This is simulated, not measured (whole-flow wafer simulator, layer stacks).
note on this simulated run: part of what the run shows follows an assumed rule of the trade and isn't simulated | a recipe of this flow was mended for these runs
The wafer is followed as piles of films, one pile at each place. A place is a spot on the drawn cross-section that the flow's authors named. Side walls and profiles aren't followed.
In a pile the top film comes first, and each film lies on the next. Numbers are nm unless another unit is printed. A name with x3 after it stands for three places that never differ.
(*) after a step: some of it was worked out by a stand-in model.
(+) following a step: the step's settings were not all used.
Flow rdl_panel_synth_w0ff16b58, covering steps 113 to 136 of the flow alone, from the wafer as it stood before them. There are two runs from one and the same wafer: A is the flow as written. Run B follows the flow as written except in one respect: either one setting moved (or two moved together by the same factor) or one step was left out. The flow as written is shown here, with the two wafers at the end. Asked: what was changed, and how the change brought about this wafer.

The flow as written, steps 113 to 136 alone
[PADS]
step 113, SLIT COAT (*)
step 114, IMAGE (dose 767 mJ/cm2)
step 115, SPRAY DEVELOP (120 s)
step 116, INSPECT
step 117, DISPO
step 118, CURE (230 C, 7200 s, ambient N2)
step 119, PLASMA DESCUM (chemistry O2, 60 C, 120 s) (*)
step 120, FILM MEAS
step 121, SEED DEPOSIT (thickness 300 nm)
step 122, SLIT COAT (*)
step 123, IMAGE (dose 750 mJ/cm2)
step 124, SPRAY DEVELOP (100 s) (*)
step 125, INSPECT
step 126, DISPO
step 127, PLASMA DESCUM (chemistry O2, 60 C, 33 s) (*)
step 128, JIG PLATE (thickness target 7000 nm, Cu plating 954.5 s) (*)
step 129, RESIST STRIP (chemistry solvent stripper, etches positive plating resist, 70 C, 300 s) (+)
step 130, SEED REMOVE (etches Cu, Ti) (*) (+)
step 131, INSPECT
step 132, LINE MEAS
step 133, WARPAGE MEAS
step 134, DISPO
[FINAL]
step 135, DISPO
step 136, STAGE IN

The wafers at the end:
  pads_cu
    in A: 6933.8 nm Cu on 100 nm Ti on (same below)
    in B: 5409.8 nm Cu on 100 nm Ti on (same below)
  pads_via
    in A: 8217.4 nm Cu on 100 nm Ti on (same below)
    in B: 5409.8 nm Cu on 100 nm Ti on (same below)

What caused this: step 128, JIG PLATE: Cu plating 747.4 s was run, though the flow has Cu plating 954.5 s.

The path from the change to this, step by step:
  step 128, JIG PLATE (thickness target 7000 nm, Cu plating 954.5 s) (*)
      pads_cu, pads_land: A Cu gains 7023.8 | B Cu gains 5499.8
      pads_via: A Cu gains 8307.4 | B Cu gains 5499.8
